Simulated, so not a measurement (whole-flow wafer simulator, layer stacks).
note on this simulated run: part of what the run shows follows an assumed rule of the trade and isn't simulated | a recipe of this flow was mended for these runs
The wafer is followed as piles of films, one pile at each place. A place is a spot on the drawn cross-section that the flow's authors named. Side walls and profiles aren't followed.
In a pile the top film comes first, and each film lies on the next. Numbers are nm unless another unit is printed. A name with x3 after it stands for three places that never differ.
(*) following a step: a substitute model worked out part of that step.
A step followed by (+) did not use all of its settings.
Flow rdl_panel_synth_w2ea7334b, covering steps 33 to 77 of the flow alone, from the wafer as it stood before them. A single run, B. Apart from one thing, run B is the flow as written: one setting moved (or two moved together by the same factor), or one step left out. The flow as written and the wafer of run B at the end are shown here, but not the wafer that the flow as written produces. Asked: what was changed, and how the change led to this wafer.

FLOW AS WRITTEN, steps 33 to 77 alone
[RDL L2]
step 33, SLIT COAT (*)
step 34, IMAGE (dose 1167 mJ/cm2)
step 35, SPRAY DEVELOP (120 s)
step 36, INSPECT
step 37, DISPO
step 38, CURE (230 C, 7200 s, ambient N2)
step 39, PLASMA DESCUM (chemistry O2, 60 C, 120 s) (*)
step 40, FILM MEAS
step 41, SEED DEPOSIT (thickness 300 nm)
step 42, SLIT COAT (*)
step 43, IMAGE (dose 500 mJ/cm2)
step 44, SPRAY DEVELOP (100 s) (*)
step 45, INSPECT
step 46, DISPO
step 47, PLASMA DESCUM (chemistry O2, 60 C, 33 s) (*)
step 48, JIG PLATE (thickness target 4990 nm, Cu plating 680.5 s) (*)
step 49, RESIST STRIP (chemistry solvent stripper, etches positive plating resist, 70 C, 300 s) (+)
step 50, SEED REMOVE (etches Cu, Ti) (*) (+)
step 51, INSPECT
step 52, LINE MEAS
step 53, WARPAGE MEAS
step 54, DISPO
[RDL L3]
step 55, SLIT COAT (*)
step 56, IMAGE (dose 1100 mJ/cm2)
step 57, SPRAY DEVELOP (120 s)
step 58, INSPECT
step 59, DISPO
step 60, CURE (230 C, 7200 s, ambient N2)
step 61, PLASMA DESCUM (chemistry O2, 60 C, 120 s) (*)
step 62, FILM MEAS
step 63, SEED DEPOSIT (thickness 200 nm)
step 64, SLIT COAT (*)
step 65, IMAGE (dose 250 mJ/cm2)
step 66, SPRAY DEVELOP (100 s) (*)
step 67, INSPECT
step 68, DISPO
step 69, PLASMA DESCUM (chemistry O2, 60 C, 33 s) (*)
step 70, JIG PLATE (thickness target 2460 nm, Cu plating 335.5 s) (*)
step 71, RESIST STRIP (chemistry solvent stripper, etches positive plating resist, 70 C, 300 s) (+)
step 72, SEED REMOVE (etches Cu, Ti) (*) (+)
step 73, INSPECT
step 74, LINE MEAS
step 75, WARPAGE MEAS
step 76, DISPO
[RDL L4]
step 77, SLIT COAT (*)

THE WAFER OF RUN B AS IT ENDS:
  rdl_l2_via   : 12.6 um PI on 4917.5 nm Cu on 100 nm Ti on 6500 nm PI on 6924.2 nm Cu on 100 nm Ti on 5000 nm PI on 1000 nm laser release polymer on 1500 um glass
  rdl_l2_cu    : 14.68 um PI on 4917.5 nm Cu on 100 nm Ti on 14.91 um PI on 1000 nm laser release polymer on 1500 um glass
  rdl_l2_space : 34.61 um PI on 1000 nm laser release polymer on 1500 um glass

The reason: step 35, SPRAY DEVELOP: 120 s, was omitted.

The path from the change to this, step by step:
  step 42, SLIT COAT (*)
      rdl_l2_via: +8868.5 ILINE-POS-THICK-GRADE-A (new film) (it would be, as written: +12.5 um ILINE-POS-THICK-GRADE-A (new film))
      rdl_l2_cu, rdl_l2_space: +10.93 um ILINE-POS-THICK-GRADE-A (new film) (it would be, as written: +10.13 um ILINE-POS-THICK-GRADE-A (new film))
      (as well as at 2 more places)
  step 44, SPRAY DEVELOP (100 s) (*)
      rdl_l2_via: -8868.5 ILINE-POS-THICK-GRADE-A (all of it) (it would be, as written: -12.5 um ILINE-POS-THICK-GRADE-A (all of it))
      rdl_l2_cu: -10.93 um ILINE-POS-THICK-GRADE-A (all of it) (it would be, as written: -10.13 um ILINE-POS-THICK-GRADE-A (all of it))
      (as well as at 1 more place)
  step 49, RESIST STRIP (chemistry solvent stripper, etches positive plating resist, 70 C, 300 s) (+)
      rdl_l2_space: -10.9 um ILINE-POS-THICK-GRADE-A (all of it) (it would be, as written: -10.1 um ILINE-POS-THICK-GRADE-A (all of it))
      rdl_l1_rim: -9357.3 ILINE-POS-THICK-GRADE-A (all of it) (it would be, as written: -8208.7 ILINE-POS-THICK-GRADE-A (all of it))
  step 55, SLIT COAT (*)
      rdl_l2_via: +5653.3 PI (new film) (it would be, as written: +10.74 um PI (new film))
      rdl_l2_cu: +6171.9 PI (new film) (it would be, as written: +5919.4 PI (new film))
      (as well as at 3 more places)
  step 64, SLIT COAT (*)
      rdl_l2_cu: +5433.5 ILINE-POS-THICK-GRADE-A (new film) (it would be, as written: +5291.3 ILINE-POS-THICK-GRADE-A (new film))
      rdl_l2_space: +5770.5 ILINE-POS-THICK-GRADE-A (new film) (it would be, as written: +5624.6 ILINE-POS-THICK-GRADE-A (new film))
      (as well as at 3 more places)
  step 71, RESIST STRIP (chemistry solvent stripper, etches positive plating resist, 70 C, 300 s) (+)
      rdl_l2_cu: -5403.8 ILINE-POS-THICK-GRADE-A (all of it) (it would be, as written: -5261.6 ILINE-POS-THICK-GRADE-A (all of it))
      rdl_l2_space: -5740.8 ILINE-POS-THICK-GRADE-A (all of it) (it would be, as written: -5594.9 ILINE-POS-THICK-GRADE-A (all of it))
      (as well as at 3 more places)
  step 77, SLIT COAT (*)
      rdl_l2_land: +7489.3 PI (it would be, as written: +7209.8 PI)
      rdl_l2_via: +6942 PI (it would be, as written: +7515 PI)
If metal films that touch count as one body, rdl_l2_via has 2 bodies (between them, from the top down: PI 6500); the flow as written gives 1 body.
